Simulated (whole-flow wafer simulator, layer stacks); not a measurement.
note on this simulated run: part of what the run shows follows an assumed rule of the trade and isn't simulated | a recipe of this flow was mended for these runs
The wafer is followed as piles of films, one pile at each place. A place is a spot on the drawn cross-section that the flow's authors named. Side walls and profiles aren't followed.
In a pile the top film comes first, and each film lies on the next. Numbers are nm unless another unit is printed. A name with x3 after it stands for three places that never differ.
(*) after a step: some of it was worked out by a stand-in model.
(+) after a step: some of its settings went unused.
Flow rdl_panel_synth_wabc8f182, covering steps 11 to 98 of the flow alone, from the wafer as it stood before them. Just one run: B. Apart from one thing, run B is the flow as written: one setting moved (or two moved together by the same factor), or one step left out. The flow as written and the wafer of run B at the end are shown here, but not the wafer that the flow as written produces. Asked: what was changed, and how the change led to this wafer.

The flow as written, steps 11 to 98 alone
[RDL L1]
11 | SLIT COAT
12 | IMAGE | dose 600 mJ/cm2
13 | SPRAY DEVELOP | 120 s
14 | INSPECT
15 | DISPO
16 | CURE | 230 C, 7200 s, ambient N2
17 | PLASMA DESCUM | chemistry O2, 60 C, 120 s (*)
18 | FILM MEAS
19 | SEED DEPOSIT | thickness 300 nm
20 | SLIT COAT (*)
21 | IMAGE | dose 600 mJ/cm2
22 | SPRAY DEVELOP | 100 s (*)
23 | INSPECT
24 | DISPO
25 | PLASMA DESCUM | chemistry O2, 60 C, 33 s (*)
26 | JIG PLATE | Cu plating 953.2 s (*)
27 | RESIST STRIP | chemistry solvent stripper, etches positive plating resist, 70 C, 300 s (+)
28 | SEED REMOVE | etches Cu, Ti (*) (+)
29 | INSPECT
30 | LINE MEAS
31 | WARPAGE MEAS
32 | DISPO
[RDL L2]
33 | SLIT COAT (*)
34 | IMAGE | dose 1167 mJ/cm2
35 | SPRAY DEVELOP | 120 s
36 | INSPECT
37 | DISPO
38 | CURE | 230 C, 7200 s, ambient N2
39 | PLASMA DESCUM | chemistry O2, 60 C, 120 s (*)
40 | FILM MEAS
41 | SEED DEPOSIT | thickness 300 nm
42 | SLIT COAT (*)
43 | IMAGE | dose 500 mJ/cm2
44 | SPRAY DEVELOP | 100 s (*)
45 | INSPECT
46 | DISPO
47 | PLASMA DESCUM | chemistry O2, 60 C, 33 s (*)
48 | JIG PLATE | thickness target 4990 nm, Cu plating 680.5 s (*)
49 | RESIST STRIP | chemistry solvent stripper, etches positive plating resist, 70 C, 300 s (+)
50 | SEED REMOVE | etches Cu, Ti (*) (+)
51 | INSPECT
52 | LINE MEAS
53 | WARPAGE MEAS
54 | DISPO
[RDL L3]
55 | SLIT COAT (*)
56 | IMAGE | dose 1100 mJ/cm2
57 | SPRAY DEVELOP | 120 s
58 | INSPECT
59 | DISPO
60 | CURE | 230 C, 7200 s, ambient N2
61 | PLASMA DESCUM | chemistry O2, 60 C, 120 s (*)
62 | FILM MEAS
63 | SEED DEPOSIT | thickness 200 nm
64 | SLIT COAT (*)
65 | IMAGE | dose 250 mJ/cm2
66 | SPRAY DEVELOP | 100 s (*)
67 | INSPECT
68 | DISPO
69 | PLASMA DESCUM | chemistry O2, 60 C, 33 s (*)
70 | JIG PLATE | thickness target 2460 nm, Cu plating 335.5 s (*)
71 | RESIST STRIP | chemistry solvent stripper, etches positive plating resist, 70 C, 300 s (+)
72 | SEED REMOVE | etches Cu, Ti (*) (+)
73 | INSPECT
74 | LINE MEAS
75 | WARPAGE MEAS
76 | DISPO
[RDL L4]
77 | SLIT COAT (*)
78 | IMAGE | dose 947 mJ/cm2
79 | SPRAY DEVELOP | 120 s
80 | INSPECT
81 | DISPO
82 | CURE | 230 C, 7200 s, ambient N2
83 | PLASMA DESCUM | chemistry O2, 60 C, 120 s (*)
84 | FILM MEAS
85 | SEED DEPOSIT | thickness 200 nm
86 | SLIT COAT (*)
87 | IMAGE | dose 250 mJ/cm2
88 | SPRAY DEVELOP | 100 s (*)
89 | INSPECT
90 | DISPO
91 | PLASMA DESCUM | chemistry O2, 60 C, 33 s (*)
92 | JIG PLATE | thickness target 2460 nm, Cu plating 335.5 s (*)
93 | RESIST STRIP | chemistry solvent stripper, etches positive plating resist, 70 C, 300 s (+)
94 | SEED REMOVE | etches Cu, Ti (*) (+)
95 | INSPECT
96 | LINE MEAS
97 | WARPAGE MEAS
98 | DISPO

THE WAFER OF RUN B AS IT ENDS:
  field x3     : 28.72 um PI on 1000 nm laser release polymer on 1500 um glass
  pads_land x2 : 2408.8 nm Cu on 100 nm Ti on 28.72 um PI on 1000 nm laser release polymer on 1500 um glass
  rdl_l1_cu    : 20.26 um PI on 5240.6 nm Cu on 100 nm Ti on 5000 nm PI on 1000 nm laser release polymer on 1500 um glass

Cause: step 26, JIG PLATE: Cu plating 724.4 s was run, whereas the flow has Cu plating 953.2 s.

The path from the change to this, step by step:
  26 | JIG PLATE | Cu plating 953.2 s (*)
      rdl_l1_cu, rdl_l1_via, rdl_l1_rim, rdl_l2_land, rdl_l2_via: +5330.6 Cu (in the flow as written it would be: +7014.2 Cu)
  33 | SLIT COAT (*)
      rdl_l1_space: +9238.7 PI (in the flow as written it would be: +10.38 um PI)
      field x3, rdl_l3_cu, rdl_l3_space and 9 more: +7674.4 PI (in the flow as written it would be: +8062.5 PI)
      (as well as at 5 more places)
  42 | SLIT COAT (*)
      rdl_l2_cu, rdl_l2_space: +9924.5 ILINE-POS-THICK-GRADE-A (new film) (in the flow as written it would be: +10.13 um ILINE-POS-THICK-GRADE-A (new film))
      rdl_l1_space: +10.29 um ILINE-POS-THICK-GRADE-A (new film) (in the flow as written it would be: +10.52 um ILINE-POS-THICK-GRADE-A (new film))
      (as well as at 3 more places)
  44 | SPRAY DEVELOP | 100 s (*)
      rdl_l2_cu: -9924.5 ILINE-POS-THICK-GRADE-A (all of it) (in the flow as written it would be: -10.13 um ILINE-POS-THICK-GRADE-A (all of it))
      rdl_l2_land: -7370.3 ILINE-POS-THICK-GRADE-A (all of it) (in the flow as written it would be: -7139.5 ILINE-POS-THICK-GRADE-A (all of it))
      (as well as at 1 more place)
  49 | RESIST STRIP | chemistry solvent stripper, etches positive plating resist, 70 C, 300 s (+)
      rdl_l2_space: -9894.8 ILINE-POS-THICK-GRADE-A (all of it) (in the flow as written it would be: -10.1 um ILINE-POS-THICK-GRADE-A (all of it))
      rdl_l1_space: -10.26 um ILINE-POS-THICK-GRADE-A (all of it) (in the flow as written it would be: -10.49 um ILINE-POS-THICK-GRADE-A (all of it))
      (as well as at 1 more place)
  55 | SLIT COAT (*)
      rdl_l1_space: +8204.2 PI (in the flow as written it would be: +8409.5 PI)
      rdl_l1_via: +8199.8 PI (in the flow as written it would be: +8010.4 PI)
      (as well as at 4 more places)
  64 | SLIT COAT (*)
      rdl_l1_via: +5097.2 ILINE-POS-THICK-GRADE-A (new film) (in the flow as written it would be: +4989.6 ILINE-POS-THICK-GRADE-A (new film))
      rdl_l2_land: +4254.2 ILINE-POS-THICK-GRADE-A (new film) (in the flow as written it would be: +4157.2 ILINE-POS-THICK-GRADE-A (new film))
      (as well as at 1 more place)
  71 | RESIST STRIP | chemistry solvent stripper, etches positive plating resist, 70 C, 300 s (+)
      rdl_l1_via: -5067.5 ILINE-POS-THICK-GRADE-A (all of it) (in the flow as written it would be: -4959.9 ILINE-POS-THICK-GRADE-A (all of it))
      rdl_l2_land: -4224.5 ILINE-POS-THICK-GRADE-A (all of it) (in the flow as written it would be: -4127.5 ILINE-POS-THICK-GRADE-A (all of it))
      (as well as at 1 more place)
